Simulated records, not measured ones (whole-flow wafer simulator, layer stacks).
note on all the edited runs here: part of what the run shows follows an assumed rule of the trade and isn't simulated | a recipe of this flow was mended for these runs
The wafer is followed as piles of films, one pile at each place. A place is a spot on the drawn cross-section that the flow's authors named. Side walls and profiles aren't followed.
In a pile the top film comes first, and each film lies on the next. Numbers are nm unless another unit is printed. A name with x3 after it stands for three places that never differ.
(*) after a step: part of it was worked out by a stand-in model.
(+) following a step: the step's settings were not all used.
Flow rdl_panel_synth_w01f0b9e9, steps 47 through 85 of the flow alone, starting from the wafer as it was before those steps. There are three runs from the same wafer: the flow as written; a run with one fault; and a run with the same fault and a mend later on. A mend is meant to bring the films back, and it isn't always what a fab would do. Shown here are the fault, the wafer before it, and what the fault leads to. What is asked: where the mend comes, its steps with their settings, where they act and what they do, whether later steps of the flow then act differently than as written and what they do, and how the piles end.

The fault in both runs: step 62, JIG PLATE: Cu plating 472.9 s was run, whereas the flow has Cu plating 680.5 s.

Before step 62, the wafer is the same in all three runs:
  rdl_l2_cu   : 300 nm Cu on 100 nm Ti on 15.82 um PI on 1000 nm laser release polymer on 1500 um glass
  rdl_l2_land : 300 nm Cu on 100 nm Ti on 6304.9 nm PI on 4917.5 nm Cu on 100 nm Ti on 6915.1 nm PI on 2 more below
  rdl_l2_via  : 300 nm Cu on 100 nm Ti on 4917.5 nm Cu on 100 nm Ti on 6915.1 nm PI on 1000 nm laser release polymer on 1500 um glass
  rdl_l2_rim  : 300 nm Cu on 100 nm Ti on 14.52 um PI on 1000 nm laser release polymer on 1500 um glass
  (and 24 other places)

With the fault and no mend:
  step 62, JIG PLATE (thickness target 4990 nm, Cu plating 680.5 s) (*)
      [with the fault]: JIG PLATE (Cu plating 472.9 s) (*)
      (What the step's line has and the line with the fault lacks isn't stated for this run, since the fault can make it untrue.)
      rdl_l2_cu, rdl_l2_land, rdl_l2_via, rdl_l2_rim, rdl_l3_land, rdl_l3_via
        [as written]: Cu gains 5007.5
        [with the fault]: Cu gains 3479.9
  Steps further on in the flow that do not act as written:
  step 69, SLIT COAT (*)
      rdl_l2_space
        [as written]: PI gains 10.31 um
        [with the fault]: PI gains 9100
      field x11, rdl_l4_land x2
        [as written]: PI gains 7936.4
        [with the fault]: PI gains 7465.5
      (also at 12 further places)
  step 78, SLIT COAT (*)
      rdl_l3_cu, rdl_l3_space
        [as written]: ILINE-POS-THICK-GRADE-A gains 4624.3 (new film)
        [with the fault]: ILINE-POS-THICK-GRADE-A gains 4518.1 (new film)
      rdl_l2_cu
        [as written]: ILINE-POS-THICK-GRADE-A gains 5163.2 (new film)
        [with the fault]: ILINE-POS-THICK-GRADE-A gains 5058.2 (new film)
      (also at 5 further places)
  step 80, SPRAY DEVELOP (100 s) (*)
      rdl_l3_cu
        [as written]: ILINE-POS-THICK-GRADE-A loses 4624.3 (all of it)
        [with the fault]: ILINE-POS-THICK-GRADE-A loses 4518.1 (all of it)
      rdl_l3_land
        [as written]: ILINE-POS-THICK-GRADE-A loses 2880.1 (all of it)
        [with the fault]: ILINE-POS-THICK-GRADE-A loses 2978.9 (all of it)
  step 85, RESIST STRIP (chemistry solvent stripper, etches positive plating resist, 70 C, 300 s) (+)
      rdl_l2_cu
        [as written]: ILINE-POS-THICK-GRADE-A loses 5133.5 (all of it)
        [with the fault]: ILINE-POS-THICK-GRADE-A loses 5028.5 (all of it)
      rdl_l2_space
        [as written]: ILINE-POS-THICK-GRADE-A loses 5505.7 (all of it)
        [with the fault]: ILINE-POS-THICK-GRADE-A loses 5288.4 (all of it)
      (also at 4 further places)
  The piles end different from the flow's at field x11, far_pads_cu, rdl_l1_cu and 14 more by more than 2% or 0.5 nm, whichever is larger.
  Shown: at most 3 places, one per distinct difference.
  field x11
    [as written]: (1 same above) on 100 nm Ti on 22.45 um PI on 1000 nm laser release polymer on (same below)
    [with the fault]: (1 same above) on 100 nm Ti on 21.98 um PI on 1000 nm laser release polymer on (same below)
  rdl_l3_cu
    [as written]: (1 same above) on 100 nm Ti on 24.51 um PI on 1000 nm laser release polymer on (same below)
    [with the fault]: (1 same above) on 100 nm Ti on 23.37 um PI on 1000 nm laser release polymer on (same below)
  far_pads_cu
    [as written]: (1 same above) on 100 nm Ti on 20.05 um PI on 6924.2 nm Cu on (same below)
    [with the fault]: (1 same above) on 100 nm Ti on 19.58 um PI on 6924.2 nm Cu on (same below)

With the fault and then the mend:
  The mend follows step 62.
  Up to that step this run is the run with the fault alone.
  step 62a, JIG PLATE (Cu plating 207.6 s) (*) (the flow's step 62 again, with other settings)
      rdl_l2_cu, rdl_l2_land, rdl_l2_via, rdl_l2_rim, rdl_l3_land, rdl_l3_via
        Cu gains 1527.7
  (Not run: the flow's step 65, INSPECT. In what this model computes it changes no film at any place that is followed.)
  Later steps of the flow that are run all act as written at every place that is followed.
  By the end, the piles equal the flow's at every place that both follow.
